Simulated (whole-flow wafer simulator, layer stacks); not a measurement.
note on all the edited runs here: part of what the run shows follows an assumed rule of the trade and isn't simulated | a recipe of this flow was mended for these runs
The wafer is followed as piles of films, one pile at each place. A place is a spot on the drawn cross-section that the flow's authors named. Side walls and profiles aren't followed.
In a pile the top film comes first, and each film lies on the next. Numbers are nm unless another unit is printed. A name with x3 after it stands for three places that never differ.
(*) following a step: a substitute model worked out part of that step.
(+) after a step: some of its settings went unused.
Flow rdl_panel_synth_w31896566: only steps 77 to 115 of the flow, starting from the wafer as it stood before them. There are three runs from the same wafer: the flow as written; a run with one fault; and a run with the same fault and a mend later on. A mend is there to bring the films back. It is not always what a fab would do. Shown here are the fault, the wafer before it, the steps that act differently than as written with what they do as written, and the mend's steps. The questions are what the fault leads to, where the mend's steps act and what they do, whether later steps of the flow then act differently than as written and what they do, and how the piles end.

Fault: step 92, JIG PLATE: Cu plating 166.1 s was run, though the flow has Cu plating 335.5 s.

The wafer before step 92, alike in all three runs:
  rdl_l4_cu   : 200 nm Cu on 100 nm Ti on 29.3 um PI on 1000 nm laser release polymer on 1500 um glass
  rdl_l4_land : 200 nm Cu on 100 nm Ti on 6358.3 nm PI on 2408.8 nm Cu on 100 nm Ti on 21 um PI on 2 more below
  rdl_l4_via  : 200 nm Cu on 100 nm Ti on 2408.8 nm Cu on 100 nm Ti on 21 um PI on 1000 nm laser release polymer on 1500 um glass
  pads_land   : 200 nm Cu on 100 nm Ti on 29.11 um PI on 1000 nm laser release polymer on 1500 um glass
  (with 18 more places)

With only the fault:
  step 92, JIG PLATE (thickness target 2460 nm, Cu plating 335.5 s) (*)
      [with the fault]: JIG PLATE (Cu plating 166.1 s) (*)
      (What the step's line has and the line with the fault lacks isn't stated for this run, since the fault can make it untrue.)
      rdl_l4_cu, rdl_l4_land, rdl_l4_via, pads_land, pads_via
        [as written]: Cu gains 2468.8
        [with the fault]: Cu gains 1222.3
  Steps later in the flow that act otherwise than as written:
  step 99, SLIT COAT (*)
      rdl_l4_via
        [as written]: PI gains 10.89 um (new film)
        [with the fault]: PI gains 9564.2 (new film)
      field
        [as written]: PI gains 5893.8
        [with the fault]: PI gains 5437.5
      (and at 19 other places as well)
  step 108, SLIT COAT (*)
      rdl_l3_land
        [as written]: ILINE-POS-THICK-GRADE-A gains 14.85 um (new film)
        [with the fault]: ILINE-POS-THICK-GRADE-A gains 14.84 um (new film)
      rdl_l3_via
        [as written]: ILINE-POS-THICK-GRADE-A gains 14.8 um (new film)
        [with the fault]: ILINE-POS-THICK-GRADE-A gains 14.79 um (new film)
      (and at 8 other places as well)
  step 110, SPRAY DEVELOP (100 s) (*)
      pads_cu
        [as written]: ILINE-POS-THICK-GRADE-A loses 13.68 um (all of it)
        [with the fault]: ILINE-POS-THICK-GRADE-A loses 13.62 um (all of it)
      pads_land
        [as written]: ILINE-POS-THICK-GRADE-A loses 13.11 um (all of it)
        [with the fault]: ILINE-POS-THICK-GRADE-A loses 13.22 um (all of it)
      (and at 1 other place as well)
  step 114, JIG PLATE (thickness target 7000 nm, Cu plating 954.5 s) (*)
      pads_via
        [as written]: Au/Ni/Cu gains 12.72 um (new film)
        [with the fault]: Au/Ni/Cu gains 12.88 um (new film)
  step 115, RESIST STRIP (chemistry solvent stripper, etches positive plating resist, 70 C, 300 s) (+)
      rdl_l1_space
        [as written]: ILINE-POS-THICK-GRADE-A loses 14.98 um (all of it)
        [with the fault]: ILINE-POS-THICK-GRADE-A loses 14.99 um (all of it)
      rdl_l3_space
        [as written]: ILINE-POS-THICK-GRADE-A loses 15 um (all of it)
        [with the fault]: ILINE-POS-THICK-GRADE-A loses 15.01 um (all of it)
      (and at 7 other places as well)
  The piles end different from the flow's at rdl_l2_cu, rdl_l2_land, rdl_l3_cu and 11 more by more than 2% or 0.5 nm, whichever is larger.
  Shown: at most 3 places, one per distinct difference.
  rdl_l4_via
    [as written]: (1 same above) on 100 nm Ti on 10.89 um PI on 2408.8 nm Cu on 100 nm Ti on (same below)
    [with the fault]: (1 same above) on 100 nm Ti on 9564.2 nm PI on 1162.3 nm Cu on 100 nm Ti on (same below)
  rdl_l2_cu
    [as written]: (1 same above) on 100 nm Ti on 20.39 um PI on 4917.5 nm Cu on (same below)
    [with the fault]: (1 same above) on 100 nm Ti on 19.93 um PI on 4917.5 nm Cu on (same below)
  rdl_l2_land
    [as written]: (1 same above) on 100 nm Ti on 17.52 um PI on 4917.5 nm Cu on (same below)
    [with the fault]: (1 same above) on 100 nm Ti on 17.07 um PI on 4917.5 nm Cu on (same below)

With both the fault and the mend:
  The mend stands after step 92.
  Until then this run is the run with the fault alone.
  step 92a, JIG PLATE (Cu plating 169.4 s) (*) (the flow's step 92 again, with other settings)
      rdl_l4_cu, rdl_l4_land, rdl_l4_via, pads_land, pads_via
        Cu gains 1246.6
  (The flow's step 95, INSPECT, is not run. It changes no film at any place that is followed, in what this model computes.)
  None of the later steps of the flow acts differently than as written at any place that is followed.
  By the end, the piles equal the flow's at every place that both follow.
